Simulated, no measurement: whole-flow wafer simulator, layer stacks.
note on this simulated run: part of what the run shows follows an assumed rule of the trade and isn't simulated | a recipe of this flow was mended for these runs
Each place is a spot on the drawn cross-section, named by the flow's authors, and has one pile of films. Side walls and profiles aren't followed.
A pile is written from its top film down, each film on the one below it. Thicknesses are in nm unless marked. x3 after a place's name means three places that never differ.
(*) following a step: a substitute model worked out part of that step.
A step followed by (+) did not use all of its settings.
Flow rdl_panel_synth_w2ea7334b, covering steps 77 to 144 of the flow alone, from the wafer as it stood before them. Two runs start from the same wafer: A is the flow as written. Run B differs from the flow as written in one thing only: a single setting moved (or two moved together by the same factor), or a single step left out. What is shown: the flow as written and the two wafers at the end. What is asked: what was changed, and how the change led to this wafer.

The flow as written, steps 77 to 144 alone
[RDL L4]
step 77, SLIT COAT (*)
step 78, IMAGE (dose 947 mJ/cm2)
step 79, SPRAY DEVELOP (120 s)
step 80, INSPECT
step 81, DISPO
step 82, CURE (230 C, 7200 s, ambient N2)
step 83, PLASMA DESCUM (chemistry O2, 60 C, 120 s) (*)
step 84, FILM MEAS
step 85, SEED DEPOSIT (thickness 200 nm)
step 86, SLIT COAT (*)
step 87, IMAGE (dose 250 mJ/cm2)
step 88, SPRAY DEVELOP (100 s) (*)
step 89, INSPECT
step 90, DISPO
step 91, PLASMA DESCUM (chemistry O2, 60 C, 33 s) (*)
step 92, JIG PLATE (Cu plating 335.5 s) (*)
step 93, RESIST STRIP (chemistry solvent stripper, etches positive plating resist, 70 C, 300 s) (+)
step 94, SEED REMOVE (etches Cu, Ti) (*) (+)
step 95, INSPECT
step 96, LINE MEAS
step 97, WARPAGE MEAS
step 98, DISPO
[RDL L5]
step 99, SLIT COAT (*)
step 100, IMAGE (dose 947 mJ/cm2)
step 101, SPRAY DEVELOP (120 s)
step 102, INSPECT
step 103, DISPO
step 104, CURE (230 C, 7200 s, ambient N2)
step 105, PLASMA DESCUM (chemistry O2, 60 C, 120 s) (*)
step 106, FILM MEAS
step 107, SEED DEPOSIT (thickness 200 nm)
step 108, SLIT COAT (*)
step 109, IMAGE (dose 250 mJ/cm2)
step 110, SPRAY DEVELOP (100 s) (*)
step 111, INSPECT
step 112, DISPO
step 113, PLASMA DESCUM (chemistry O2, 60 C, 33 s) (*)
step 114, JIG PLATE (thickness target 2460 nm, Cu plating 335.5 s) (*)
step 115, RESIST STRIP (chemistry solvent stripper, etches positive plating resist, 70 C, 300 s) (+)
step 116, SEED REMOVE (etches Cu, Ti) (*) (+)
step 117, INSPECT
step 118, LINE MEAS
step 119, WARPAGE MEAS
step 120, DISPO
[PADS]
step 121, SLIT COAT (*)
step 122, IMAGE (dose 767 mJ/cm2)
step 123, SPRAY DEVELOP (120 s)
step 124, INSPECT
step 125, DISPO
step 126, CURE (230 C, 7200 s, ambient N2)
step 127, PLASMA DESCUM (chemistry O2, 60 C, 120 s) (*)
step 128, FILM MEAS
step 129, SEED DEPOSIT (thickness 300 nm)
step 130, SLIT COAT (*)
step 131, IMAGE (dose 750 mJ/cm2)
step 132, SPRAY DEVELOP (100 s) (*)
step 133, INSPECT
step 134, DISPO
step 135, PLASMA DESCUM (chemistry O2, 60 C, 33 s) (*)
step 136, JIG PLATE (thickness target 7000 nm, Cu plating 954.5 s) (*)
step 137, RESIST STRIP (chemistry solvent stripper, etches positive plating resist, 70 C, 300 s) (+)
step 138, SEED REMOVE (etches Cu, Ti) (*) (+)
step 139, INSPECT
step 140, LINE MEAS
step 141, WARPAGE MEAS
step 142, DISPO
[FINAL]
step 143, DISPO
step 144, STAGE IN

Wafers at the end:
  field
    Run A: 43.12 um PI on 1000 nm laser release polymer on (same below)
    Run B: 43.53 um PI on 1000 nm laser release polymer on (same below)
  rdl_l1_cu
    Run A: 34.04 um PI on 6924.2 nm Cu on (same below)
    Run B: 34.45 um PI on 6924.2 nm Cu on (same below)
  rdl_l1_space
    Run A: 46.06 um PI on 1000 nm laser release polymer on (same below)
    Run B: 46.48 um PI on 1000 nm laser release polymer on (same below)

The reason: step 92, JIG PLATE: Cu plating 416 s was run, though the flow has Cu plating 335.5 s.

How this came from the change, step by step:
  step 92, JIG PLATE (Cu plating 335.5 s) (*)
      rdl_l4_cu, rdl_l4_land, rdl_l5_land, rdl_l5_via: A Cu gains 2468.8 | B Cu gains 3061.2
      rdl_l4_via: A Cu gains 2468.8 | B Cu gains 9419.5
  step 99, SLIT COAT (*)
      rdl_l4_via: A PI gains 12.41 um (new film) | B PI gains 6329.7 (new film)
      field, pads_cu, pads_space, pads_land, pads_via: A PI gains 8112.6 | B PI gains 8529.1
      (as well as at 17 more places)
  step 108, SLIT COAT (*)
      rdl_l4_via: A ILINE-POS-THICK-GRADE-A gains 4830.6 (new film) | B ILINE-POS-THICK-GRADE-A gains 4670.6 (new film)
  step 115, RESIST STRIP (chemistry solvent stripper, etches positive plating resist, 70 C, 300 s) (+)
      rdl_l4_via: A ILINE-POS-THICK-GRADE-A loses 4800.9 (all of it) | B ILINE-POS-THICK-GRADE-A loses 4640.9 (all of it)
  step 121, SLIT COAT (*)
      rdl_l4_via: A PI gains 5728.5 | B PI gains 5570.2
      rdl_l5_via: A PI gains 10.89 um (new film) | B PI gains 10.84 um (new film)
  step 130, SLIT COAT (*)
      rdl_l4_cu, rdl_l4_space: A ILINE-POS-THICK-GRADE-A gains 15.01 um (new film) | B ILINE-POS-THICK-GRADE-A gains 15.02 um (new film)
      rdl_l4_land: A ILINE-POS-THICK-GRADE-A gains 14.95 um (new film) | B ILINE-POS-THICK-GRADE-A gains 14.91 um (new film)
      (as well as at 5 more places)
  step 137, RESIST STRIP (chemistry solvent stripper, etches positive plating resist, 70 C, 300 s) (+)
      rdl_l2_cu, rdl_l2_space: A ILINE-POS-THICK-GRADE-A loses 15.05 um (all of it) | B ILINE-POS-THICK-GRADE-A loses 15.04 um (all of it)
      rdl_l4_cu: A ILINE-POS-THICK-GRADE-A loses 14.98 um (all of it) | B ILINE-POS-THICK-GRADE-A loses 15 um (all of it)
      (as well as at 7 more places)
